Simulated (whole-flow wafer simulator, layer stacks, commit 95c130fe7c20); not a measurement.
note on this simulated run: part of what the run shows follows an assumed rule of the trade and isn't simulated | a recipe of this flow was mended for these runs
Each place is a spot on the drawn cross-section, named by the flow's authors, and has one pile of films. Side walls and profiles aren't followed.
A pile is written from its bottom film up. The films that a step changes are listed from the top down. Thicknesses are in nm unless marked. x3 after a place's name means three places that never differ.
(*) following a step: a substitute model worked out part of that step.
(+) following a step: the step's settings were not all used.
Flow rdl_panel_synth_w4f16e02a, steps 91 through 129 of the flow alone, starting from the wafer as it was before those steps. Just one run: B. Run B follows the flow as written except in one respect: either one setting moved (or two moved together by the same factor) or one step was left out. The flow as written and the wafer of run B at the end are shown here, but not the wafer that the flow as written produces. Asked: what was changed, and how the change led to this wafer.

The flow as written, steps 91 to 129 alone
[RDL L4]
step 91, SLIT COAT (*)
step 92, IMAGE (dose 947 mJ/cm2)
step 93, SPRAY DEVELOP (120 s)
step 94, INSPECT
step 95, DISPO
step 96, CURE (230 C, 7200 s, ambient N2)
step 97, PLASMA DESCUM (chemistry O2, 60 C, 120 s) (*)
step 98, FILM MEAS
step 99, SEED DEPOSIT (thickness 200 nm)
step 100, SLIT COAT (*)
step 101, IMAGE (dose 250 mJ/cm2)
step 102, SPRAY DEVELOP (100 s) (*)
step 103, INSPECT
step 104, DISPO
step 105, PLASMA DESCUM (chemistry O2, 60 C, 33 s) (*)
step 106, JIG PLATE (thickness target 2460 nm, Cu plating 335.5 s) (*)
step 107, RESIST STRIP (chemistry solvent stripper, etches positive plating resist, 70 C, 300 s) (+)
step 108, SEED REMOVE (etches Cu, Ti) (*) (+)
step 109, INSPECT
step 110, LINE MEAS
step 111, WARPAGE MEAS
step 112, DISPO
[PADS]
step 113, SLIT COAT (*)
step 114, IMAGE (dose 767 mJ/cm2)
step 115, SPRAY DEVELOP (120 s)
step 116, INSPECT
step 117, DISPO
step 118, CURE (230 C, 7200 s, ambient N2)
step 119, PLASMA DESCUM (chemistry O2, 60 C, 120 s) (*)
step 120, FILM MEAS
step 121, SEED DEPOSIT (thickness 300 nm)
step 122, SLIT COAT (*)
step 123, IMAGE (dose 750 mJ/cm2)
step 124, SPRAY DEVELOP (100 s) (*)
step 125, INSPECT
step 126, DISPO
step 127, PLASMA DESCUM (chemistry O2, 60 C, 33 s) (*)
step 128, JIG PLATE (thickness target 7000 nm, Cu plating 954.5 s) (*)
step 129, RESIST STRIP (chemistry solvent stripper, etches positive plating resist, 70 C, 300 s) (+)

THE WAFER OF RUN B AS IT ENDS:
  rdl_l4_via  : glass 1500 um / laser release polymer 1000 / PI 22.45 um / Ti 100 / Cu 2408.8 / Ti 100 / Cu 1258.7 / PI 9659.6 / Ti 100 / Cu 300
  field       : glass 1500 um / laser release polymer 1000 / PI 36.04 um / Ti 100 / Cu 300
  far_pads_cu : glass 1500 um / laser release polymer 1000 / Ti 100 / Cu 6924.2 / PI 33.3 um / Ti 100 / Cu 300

What caused this: step 106, JIG PLATE: Cu plating 179.2 s was run, though the flow has Cu plating 335.5 s.

How this came from the change, step by step:
  step 106, JIG PLATE (thickness target 2460 nm, Cu plating 335.5 s) (*)
      rdl_l4_cu, rdl_l4_land, rdl_l4_via, pads_land, pads_via: +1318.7 Cu (as written it would have been: +2468.8 Cu)
  step 113, SLIT COAT (*)
      rdl_l4_via: +9659.6 PI (new film) (as written it would have been: +10.89 um PI (new film))
      field: +5471.9 PI (as written it would have been: +5893.8 PI)
      (as well as at 21 more places)
  step 122, SLIT COAT (*)
      rdl_l2_cu, rdl_l2_space: +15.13 um ILINE-POS-THICK-GRADE-A (new film) (as written it would have been: +15.12 um ILINE-POS-THICK-GRADE-A (new film))
      rdl_l1_space: +15.18 um ILINE-POS-THICK-GRADE-A (new film) (as written it would have been: +15.17 um ILINE-POS-THICK-GRADE-A (new film))
      (as well as at 11 more places)
  step 124, SPRAY DEVELOP (100 s) (*)
      pads_cu: -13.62 um ILINE-POS-THICK-GRADE-A (all of it) (as written it would have been: -13.68 um ILINE-POS-THICK-GRADE-A (all of it))
      pads_land: -13.21 um ILINE-POS-THICK-GRADE-A (all of it) (as written it would have been: -13.11 um ILINE-POS-THICK-GRADE-A (all of it))
      (as well as at 1 more place)
  step 129, RESIST STRIP (chemistry solvent stripper, etches positive plating resist, 70 C, 300 s) (+)
      rdl_l2_cu, rdl_l2_space: -15.1 um ILINE-POS-THICK-GRADE-A (all of it) (as written it would have been: -15.09 um ILINE-POS-THICK-GRADE-A (all of it))
      rdl_l1_space: -15.15 um ILINE-POS-THICK-GRADE-A (all of it) (as written it would have been: -15.14 um ILINE-POS-THICK-GRADE-A (all of it))
      (as well as at 9 more places)
